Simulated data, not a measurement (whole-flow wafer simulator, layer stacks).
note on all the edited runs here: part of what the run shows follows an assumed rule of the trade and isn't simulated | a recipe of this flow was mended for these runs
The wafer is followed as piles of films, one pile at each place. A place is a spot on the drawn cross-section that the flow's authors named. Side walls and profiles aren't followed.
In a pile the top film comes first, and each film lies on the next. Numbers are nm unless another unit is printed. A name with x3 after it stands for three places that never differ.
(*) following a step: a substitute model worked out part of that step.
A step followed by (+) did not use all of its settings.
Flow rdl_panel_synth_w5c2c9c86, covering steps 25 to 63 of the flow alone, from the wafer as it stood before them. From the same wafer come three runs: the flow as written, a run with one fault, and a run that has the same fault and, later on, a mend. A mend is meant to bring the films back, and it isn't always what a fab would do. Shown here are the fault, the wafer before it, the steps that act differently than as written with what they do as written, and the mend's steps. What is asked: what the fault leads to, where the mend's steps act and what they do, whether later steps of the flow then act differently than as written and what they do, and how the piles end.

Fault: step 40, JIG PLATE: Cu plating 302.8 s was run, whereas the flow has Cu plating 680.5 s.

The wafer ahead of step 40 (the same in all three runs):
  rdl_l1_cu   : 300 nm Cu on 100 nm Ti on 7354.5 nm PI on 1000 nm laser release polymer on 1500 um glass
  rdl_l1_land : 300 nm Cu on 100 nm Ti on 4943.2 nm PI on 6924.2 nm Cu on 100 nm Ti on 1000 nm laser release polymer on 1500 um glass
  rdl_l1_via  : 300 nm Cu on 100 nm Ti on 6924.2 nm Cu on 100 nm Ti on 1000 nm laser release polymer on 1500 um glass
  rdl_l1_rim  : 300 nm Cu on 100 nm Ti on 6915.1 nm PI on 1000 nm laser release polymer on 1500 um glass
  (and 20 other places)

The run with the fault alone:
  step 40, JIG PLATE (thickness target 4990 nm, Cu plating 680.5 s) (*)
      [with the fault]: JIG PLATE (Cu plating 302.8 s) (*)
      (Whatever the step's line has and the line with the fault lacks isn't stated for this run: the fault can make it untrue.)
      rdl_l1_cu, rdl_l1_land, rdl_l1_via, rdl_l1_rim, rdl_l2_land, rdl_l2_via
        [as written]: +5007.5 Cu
        [with the fault]: +2228.2 Cu
  Steps later in the flow that act otherwise than as written:
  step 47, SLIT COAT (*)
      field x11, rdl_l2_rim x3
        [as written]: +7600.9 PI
        [with the fault]: +6981.9 PI
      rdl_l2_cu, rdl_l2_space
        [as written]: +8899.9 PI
        [with the fault]: +7550.1 PI
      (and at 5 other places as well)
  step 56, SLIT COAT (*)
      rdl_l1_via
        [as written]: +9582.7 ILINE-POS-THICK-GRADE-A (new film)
        [with the fault]: +10.11 um ILINE-POS-THICK-GRADE-A (new film)
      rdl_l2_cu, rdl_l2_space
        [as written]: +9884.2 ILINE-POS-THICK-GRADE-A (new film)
        [with the fault]: +9516.7 ILINE-POS-THICK-GRADE-A (new film)
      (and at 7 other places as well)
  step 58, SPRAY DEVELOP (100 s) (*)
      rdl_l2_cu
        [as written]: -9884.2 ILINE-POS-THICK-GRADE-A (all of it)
        [with the fault]: -9516.7 ILINE-POS-THICK-GRADE-A (all of it)
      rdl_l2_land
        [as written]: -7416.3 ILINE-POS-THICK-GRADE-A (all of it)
        [with the fault]: -7834.2 ILINE-POS-THICK-GRADE-A (all of it)
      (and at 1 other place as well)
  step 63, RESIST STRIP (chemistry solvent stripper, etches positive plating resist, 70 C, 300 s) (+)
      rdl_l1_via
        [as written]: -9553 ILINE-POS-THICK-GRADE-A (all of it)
        [with the fault]: -10.08 um ILINE-POS-THICK-GRADE-A (all of it)
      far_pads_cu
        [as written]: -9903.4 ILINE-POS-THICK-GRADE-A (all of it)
        [with the fault]: -9537.3 ILINE-POS-THICK-GRADE-A (all of it)
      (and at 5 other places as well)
  At field x11, far_pads_cu, rdl_l1_cu and 11 more, the piles at the end differ from the flow's by more than 2% or 0.5 nm, whichever is larger.
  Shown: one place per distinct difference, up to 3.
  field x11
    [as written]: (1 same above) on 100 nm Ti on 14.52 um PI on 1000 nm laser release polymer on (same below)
    [with the fault]: (1 same above) on 100 nm Ti on 13.9 um PI on 1000 nm laser release polymer on (same below)
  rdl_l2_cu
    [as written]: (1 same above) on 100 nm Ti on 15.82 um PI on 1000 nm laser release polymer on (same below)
    [with the fault]: (1 same above) on 100 nm Ti on 14.47 um PI on 1000 nm laser release polymer on (same below)
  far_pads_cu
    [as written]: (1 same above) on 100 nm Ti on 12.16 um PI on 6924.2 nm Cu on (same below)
    [with the fault]: (1 same above) on 100 nm Ti on 10.83 um PI on 6924.2 nm Cu on (same below)

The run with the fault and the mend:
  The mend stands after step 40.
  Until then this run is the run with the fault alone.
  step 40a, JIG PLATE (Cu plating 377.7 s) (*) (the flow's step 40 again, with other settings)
      rdl_l1_cu, rdl_l1_land, rdl_l1_via, rdl_l1_rim, rdl_l2_land, rdl_l2_via
        +2779.4 Cu
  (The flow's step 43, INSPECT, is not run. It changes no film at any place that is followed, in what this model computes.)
  Every later step of the flow that is run acts as written at every place that is followed.
  The piles end the same as the flow's at every place that both follow.
